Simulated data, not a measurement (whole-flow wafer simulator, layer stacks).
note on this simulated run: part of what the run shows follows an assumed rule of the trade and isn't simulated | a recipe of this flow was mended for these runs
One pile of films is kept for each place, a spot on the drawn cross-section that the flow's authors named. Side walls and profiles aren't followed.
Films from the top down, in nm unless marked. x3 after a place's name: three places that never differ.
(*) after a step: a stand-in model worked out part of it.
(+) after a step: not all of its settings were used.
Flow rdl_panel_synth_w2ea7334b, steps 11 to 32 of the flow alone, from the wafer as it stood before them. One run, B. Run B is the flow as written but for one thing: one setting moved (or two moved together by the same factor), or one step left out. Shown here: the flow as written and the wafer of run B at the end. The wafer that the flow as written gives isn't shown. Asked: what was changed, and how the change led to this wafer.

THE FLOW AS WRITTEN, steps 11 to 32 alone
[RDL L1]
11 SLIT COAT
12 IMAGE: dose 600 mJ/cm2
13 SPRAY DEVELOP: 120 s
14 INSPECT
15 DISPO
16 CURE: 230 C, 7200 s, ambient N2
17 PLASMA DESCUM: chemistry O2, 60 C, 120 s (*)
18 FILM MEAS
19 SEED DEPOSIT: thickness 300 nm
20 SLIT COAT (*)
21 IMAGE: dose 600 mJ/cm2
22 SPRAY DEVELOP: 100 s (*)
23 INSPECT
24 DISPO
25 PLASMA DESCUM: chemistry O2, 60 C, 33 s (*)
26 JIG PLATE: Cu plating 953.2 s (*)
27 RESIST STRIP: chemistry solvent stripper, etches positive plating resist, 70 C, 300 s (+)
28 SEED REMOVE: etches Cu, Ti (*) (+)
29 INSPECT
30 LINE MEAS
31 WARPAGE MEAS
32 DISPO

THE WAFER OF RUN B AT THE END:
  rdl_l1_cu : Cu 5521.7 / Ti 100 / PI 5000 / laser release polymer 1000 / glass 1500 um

The cause: step 26, JIG PLATE: Cu plating 762.6 s was run, where the flow has Cu plating 953.2 s.

How the change led to this, step by step:
  26 JIG PLATE: Cu plating 953.2 s (*)
      rdl_l1_cu, rdl_l1_via, rdl_l1_rim x3: Cu +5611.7 (as written it would be: Cu +7014.2)
